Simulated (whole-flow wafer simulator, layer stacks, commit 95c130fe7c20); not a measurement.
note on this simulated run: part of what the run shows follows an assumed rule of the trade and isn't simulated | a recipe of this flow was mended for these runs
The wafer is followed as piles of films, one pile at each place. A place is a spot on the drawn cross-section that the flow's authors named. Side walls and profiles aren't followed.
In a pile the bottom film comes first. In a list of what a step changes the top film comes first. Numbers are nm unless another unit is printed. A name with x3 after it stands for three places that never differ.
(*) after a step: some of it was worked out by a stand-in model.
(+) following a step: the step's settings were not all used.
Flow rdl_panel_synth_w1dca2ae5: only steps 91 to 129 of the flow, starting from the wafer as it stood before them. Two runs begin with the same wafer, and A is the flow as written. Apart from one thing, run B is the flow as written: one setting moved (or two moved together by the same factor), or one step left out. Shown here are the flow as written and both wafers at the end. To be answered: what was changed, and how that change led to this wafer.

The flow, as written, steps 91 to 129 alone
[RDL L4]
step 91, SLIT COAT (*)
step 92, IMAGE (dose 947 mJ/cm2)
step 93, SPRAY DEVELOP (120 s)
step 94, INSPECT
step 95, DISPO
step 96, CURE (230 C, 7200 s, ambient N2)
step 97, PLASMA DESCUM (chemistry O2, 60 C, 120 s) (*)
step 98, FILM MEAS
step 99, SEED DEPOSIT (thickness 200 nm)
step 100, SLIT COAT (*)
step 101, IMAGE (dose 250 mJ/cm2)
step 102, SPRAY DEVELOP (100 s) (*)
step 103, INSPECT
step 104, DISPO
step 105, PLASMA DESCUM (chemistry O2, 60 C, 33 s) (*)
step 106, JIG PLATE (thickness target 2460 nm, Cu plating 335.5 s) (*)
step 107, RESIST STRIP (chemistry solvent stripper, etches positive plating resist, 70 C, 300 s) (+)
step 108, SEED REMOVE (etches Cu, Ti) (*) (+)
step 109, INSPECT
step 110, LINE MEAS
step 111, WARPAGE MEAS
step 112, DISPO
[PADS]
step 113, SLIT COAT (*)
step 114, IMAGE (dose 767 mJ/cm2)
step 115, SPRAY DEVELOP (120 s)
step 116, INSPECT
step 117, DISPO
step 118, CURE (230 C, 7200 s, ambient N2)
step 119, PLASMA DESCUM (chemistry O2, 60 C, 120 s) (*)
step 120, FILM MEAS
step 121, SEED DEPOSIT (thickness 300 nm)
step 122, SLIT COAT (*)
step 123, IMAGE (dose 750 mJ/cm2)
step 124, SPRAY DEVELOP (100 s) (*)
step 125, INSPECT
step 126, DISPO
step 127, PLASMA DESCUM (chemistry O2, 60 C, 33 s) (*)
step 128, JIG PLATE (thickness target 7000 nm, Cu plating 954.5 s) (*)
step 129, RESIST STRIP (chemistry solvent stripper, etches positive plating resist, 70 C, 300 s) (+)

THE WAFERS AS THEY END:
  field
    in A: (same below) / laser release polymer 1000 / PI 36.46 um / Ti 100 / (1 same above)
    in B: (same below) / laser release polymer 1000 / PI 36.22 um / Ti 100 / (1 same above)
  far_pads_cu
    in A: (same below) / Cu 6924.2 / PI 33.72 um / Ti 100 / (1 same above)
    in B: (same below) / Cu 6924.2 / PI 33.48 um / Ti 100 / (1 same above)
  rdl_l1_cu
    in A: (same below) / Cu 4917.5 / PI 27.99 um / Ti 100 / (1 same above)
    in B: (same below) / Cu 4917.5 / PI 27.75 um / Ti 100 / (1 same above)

Cause: step 106, JIG PLATE: Cu plating 247.3 s was run, while the flow as written has Cu plating 335.5 s.

How this came from the change, step by step:
  step 106, JIG PLATE (thickness target 2460 nm, Cu plating 335.5 s) (*)
      rdl_l4_cu, rdl_l4_land, rdl_l4_via, pads_land, pads_via: A +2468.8 Cu | B +1819.8 Cu
  step 113, SLIT COAT (*)
      field: A +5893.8 PI | B +5653.1 PI
      far_pads_cu: A +5844.2 PI | B +5604.1 PI
      (and at 20 other places as well)
  step 122, SLIT COAT (*)
      rdl_l2_land: A +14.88 um ILINE-POS-THICK-GRADE-A (new film) | B +14.87 um ILINE-POS-THICK-GRADE-A (new film)
      rdl_l4_cu: A +15.12 um ILINE-POS-THICK-GRADE-A (new film) | B +14.9 um ILINE-POS-THICK-GRADE-A (new film)
      (and at 7 other places as well)
  step 124, SPRAY DEVELOP (100 s) (*)
      pads_cu: A -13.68 um ILINE-POS-THICK-GRADE-A (all of it) | B -13.65 um ILINE-POS-THICK-GRADE-A (all of it)
      pads_land: A -13.11 um ILINE-POS-THICK-GRADE-A (all of it) | B -13.17 um ILINE-POS-THICK-GRADE-A (all of it)
      (and at 1 other place as well)
  step 128, JIG PLATE (thickness target 7000 nm, Cu plating 954.5 s) (*)
      pads_via: A +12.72 um Au/Ni/Cu (new film) | B +12.8 um Au/Ni/Cu (new film)
  step 129, RESIST STRIP (chemistry solvent stripper, etches positive plating resist, 70 C, 300 s) (+)
      rdl_l2_cu, rdl_l2_space: A -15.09 um ILINE-POS-THICK-GRADE-A (all of it) | B -15.1 um ILINE-POS-THICK-GRADE-A (all of it)
      rdl_l2_land: A -14.85 um ILINE-POS-THICK-GRADE-A (all of it) | B -14.84 um ILINE-POS-THICK-GRADE-A (all of it)
      (and at 5 other places as well)
